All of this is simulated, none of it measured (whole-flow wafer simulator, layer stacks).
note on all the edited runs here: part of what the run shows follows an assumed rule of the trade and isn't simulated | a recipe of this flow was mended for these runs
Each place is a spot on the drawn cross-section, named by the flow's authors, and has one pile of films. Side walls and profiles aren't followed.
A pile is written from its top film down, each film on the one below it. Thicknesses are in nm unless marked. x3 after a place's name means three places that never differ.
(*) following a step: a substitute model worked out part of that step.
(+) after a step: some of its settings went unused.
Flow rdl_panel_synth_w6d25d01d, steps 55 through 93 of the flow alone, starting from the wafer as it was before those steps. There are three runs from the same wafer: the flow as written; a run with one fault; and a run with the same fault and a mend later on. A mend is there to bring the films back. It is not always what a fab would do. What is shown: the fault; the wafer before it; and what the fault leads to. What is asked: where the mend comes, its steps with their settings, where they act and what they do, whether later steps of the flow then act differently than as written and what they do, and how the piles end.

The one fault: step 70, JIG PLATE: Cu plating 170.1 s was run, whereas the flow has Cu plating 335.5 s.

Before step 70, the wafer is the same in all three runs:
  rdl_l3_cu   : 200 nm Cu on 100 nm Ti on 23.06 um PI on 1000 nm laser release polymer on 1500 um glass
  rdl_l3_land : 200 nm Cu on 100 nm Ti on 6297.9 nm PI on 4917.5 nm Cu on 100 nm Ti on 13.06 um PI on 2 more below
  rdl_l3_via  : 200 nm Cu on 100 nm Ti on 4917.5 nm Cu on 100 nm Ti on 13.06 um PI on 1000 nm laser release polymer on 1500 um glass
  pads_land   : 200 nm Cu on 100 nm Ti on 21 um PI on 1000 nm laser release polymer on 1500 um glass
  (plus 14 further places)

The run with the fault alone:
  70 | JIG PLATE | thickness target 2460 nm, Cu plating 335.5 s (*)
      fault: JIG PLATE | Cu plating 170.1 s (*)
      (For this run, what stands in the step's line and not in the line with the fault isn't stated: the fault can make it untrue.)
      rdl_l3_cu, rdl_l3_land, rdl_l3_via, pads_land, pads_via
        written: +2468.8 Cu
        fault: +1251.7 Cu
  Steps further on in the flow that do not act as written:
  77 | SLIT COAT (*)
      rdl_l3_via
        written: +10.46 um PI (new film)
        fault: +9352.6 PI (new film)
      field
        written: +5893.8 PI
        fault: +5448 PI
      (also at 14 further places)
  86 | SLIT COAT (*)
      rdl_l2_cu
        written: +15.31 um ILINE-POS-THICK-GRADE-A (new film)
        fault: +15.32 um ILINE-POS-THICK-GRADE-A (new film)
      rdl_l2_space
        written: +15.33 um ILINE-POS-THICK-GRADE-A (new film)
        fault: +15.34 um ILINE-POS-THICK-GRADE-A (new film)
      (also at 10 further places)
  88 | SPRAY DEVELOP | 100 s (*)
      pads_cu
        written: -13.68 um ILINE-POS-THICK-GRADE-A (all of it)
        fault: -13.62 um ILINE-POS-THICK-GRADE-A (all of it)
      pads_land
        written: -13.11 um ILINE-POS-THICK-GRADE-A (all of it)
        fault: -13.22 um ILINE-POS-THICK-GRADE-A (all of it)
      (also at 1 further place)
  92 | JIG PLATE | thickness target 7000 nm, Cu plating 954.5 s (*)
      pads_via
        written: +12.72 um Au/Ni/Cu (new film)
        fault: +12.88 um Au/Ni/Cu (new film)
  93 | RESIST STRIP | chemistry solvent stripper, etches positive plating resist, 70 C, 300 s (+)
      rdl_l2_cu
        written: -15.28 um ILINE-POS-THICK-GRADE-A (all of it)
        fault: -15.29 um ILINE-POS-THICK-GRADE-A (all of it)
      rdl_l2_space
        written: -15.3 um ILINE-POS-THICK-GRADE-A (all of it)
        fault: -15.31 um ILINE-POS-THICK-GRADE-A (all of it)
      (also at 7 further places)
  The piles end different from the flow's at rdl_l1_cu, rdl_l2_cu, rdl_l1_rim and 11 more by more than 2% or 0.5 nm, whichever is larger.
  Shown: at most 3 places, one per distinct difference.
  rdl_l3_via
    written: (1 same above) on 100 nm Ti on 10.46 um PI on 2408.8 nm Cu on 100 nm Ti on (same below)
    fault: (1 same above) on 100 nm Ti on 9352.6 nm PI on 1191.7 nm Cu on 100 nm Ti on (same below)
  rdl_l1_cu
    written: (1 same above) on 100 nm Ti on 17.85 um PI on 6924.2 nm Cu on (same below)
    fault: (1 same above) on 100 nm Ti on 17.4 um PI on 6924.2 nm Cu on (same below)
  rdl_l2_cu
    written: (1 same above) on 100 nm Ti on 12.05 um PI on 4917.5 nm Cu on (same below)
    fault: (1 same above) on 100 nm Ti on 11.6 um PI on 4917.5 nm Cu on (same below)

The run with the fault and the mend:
  The mend stands after step 70.
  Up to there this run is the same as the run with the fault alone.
  70a | JIG PLATE | Cu plating 165.4 s (*) (the flow's step 70 again, with other settings)
      rdl_l3_cu, rdl_l3_land, rdl_l3_via, pads_land, pads_via
        +1217.1 Cu
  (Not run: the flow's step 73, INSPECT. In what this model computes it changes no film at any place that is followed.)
  Every later step of the flow that is run acts as written at every place that is followed.
  The piles end the same as the flow's at every place that both follow.
